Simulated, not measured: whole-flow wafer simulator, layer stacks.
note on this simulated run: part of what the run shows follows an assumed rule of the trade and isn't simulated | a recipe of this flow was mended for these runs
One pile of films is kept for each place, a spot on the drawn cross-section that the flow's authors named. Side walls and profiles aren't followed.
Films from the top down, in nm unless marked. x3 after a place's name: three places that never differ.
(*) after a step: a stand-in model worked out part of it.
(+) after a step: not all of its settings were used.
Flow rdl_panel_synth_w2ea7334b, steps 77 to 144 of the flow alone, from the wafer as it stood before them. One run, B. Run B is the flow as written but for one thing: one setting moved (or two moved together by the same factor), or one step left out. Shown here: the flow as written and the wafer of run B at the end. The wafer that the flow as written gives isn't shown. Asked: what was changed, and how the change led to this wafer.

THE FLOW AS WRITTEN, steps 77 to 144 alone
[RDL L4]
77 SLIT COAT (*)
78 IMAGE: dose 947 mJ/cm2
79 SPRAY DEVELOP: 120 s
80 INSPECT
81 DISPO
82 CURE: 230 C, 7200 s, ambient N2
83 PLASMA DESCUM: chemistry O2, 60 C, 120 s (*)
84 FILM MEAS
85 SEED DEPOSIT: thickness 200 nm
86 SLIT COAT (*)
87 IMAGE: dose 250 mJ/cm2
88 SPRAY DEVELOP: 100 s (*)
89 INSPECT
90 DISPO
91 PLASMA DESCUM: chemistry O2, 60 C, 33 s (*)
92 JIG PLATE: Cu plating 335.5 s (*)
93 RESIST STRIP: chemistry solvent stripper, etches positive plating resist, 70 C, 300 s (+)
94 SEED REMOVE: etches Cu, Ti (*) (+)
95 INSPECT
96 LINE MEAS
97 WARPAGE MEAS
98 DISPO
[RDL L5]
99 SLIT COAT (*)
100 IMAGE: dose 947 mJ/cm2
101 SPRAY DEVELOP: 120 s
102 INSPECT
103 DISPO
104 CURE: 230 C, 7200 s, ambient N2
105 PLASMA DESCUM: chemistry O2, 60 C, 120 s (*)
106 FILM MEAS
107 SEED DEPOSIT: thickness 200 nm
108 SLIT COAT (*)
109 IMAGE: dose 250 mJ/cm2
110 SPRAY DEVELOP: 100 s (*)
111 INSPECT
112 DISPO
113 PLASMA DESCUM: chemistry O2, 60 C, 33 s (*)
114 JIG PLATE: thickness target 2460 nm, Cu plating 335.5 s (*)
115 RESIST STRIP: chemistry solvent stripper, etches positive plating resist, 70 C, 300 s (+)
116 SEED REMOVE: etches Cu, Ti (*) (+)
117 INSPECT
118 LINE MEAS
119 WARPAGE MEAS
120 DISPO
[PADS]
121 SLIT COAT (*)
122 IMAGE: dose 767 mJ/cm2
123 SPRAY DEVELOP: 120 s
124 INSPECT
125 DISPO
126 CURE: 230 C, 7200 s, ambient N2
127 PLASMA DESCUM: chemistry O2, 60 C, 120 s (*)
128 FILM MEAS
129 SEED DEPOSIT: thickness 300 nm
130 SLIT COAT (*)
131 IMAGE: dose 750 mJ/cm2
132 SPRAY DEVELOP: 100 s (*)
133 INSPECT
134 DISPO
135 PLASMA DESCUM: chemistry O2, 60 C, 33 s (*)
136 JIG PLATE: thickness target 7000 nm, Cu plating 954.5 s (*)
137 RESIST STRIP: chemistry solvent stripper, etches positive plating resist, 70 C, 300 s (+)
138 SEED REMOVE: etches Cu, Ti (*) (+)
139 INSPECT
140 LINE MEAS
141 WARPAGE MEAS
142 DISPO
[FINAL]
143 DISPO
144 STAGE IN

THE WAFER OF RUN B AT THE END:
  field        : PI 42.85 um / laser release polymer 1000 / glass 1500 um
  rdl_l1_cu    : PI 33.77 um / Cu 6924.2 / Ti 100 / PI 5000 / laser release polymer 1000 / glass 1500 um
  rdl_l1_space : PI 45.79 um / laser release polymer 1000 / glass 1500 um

The cause: step 92, JIG PLATE: Cu plating 281.8 s was run, where the flow has Cu plating 335.5 s.

How the change led to this, step by step:
  92 JIG PLATE: Cu plating 335.5 s (*)
      rdl_l4_cu, rdl_l4_land, rdl_l4_via, rdl_l5_land, rdl_l5_via: Cu +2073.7 (as written it would be: Cu +2468.8)
  99 SLIT COAT (*)
      field, pads_cu, pads_space, pads_land, pads_via: PI +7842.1 (as written it would be: PI +8112.6)
      rdl_l1_cu: PI +7821.1 (as written it would be: PI +8091.4)
      (and at 17 more places)
  108 SLIT COAT (*)
      rdl_l4_land: ILINE-POS-THICK-GRADE-A +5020 (new film) (as written it would be: ILINE-POS-THICK-GRADE-A +4913.1 (new film))
      rdl_l4_via: ILINE-POS-THICK-GRADE-A +4974 (new film) (as written it would be: ILINE-POS-THICK-GRADE-A +4830.6 (new film))
  115 RESIST STRIP: chemistry solvent stripper, etches positive plating resist, 70 C, 300 s (+)
      rdl_l4_land: ILINE-POS-THICK-GRADE-A -4990.3 (all of it) (as written it would be: ILINE-POS-THICK-GRADE-A -4883.4 (all of it))
      rdl_l4_via: ILINE-POS-THICK-GRADE-A -4944.3 (all of it) (as written it would be: ILINE-POS-THICK-GRADE-A -4800.9 (all of it))
  121 SLIT COAT (*)
      rdl_l4_via: PI +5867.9 (as written it would be: PI +5728.5)
      rdl_l5_via: PI +10.93 um (new film) (as written it would be: PI +10.89 um (new film))
  130 SLIT COAT (*)
      rdl_l2_cu, rdl_l2_space: ILINE-POS-THICK-GRADE-A +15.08 um (new film) (as written it would be: ILINE-POS-THICK-GRADE-A +15.07 um (new film))
      rdl_l4_cu, rdl_l4_space: ILINE-POS-THICK-GRADE-A +15 um (new film) (as written it would be: ILINE-POS-THICK-GRADE-A +15.01 um (new film))
      (and at 5 more places)
  137 RESIST STRIP: chemistry solvent stripper, etches positive plating resist, 70 C, 300 s (+)
      rdl_l4_cu, rdl_l4_space: ILINE-POS-THICK-GRADE-A -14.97 um (all of it) (as written it would be: ILINE-POS-THICK-GRADE-A -14.98 um (all of it))
      rdl_l5_cu, rdl_l5_space: ILINE-POS-THICK-GRADE-A -15.08 um (all of it) (as written it would be: ILINE-POS-THICK-GRADE-A -15.09 um (all of it))
      (and at 3 more places)
